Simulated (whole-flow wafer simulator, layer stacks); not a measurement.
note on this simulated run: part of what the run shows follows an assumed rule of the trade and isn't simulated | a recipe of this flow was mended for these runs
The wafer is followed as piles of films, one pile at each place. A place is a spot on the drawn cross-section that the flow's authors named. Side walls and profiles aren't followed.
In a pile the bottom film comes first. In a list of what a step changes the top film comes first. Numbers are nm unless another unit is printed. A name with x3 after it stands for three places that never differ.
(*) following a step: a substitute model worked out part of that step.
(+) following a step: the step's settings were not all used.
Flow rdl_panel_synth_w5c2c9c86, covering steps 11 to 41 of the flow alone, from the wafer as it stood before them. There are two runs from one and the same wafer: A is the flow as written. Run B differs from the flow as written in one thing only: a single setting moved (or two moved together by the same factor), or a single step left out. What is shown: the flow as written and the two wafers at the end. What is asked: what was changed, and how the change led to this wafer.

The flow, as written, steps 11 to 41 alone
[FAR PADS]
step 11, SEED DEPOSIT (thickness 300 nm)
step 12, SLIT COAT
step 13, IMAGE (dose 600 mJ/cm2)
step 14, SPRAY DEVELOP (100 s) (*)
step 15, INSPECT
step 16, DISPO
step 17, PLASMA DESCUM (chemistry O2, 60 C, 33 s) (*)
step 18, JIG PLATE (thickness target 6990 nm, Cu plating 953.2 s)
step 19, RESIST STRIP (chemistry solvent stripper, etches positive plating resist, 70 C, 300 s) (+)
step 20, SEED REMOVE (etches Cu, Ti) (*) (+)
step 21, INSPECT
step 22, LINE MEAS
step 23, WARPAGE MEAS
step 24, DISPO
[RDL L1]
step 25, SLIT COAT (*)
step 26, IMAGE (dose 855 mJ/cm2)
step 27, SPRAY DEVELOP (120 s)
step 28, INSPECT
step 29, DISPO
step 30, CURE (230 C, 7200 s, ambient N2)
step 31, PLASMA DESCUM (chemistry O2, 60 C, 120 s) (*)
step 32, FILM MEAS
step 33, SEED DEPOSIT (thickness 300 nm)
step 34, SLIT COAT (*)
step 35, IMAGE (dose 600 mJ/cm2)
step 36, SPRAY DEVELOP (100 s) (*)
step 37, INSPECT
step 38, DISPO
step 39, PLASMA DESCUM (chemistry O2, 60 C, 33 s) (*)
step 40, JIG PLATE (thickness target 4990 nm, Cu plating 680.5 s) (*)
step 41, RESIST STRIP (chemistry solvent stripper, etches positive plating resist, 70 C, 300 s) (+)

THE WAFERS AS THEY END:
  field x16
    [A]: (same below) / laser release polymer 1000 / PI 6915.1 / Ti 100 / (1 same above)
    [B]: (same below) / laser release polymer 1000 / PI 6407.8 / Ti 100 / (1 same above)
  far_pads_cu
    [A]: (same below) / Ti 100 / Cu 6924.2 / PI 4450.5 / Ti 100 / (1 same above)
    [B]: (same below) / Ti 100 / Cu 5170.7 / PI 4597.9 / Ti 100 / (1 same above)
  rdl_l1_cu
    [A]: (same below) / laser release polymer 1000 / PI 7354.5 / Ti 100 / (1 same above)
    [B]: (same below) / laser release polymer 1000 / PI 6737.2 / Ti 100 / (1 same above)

What caused this: step 18, JIG PLATE: Cu plating 714.9 s was run, though the flow has Cu plating 953.2 s.

The path from the change to this, step by step:
  step 18, JIG PLATE (thickness target 6990 nm, Cu plating 953.2 s)
      far_pads_cu, rdl_l1_land, rdl_l1_via: A Cu gains 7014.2 | B Cu gains 5260.7
  step 25, SLIT COAT (*)
      field x16, rdl_l1_rim x3: A PI gains 6915.1 (new film) | B PI gains 6407.8 (new film)
      far_pads_cu: A PI gains 4450.5 (new film) | B PI gains 4597.9 (new film)
      (also at 2 further places)
  step 34, SLIT COAT (*)
      rdl_l1_land: A ILINE-POS-THICK-GRADE-A gains 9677 (new film) | B ILINE-POS-THICK-GRADE-A gains 10.14 um (new film)
      far_pads_cu: A ILINE-POS-THICK-GRADE-A gains 10.3 um (new film) | B ILINE-POS-THICK-GRADE-A gains 10.77 um (new film)
      (also at 3 further places)
  step 36, SPRAY DEVELOP (100 s) (*)
      rdl_l1_land: A ILINE-POS-THICK-GRADE-A loses 9677 (all of it) | B ILINE-POS-THICK-GRADE-A loses 10.14 um (all of it)
      rdl_l1_cu: A ILINE-POS-THICK-GRADE-A loses 12.38 um (all of it) | B ILINE-POS-THICK-GRADE-A loses 12.54 um (all of it)
      (also at 1 further place)
  step 41, RESIST STRIP (chemistry solvent stripper, etches positive plating resist, 70 C, 300 s) (+)
      far_pads_cu: A ILINE-POS-THICK-GRADE-A loses 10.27 um (all of it) | B ILINE-POS-THICK-GRADE-A loses 10.74 um (all of it)
      rdl_l1_space: A ILINE-POS-THICK-GRADE-A loses 12.36 um (all of it) | B ILINE-POS-THICK-GRADE-A loses 12.55 um (all of it)
